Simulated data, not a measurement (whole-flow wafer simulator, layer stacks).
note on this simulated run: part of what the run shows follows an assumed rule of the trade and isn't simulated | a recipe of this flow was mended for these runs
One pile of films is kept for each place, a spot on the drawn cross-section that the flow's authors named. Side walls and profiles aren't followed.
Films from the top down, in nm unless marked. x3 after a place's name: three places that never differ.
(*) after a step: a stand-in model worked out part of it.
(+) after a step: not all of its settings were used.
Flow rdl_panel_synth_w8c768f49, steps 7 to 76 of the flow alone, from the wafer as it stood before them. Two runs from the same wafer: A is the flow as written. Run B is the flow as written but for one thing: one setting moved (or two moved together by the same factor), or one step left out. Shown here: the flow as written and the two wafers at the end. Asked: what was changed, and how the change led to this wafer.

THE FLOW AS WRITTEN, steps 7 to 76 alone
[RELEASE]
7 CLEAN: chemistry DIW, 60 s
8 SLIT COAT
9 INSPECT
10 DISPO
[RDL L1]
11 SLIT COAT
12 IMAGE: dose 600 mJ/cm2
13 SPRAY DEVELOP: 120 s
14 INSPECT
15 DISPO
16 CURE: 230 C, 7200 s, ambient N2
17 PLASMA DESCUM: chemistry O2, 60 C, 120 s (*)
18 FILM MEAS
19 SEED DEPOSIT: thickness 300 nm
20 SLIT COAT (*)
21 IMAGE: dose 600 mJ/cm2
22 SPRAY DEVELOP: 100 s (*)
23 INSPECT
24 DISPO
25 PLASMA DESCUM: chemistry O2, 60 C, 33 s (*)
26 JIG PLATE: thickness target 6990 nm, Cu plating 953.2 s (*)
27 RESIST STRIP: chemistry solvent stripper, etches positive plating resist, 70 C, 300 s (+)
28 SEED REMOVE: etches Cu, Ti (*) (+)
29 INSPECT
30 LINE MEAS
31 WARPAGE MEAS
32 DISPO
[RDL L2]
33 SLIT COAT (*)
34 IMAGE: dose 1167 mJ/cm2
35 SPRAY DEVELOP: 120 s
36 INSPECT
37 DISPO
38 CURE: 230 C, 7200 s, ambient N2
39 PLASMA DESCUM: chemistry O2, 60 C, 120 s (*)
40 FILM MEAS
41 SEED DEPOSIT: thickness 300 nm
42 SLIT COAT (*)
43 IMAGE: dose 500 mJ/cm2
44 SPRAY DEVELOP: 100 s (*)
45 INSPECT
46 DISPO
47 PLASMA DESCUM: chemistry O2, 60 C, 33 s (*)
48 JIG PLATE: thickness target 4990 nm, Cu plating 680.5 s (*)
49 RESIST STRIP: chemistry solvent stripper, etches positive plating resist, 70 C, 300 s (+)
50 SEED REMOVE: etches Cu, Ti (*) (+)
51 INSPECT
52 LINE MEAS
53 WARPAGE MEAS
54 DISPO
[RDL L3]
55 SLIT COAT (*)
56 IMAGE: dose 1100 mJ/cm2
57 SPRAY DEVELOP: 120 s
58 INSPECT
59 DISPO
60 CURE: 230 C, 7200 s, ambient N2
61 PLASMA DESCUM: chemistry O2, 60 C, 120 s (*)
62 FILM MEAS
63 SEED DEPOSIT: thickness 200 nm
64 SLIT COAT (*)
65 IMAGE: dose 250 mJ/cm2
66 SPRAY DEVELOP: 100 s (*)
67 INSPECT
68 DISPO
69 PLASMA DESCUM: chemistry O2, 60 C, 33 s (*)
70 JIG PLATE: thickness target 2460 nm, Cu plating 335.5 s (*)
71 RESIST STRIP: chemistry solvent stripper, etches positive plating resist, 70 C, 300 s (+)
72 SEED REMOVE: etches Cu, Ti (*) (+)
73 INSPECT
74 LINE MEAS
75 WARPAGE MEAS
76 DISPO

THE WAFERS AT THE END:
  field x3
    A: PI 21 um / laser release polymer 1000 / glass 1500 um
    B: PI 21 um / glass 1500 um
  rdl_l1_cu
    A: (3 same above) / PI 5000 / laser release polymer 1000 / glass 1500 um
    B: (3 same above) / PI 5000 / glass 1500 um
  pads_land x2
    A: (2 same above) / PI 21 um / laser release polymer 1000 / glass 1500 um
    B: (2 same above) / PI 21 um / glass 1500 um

The cause: step 8, SLIT COAT, was left out.

How the change led to this, step by step:
  (no step that both runs have acts differently)
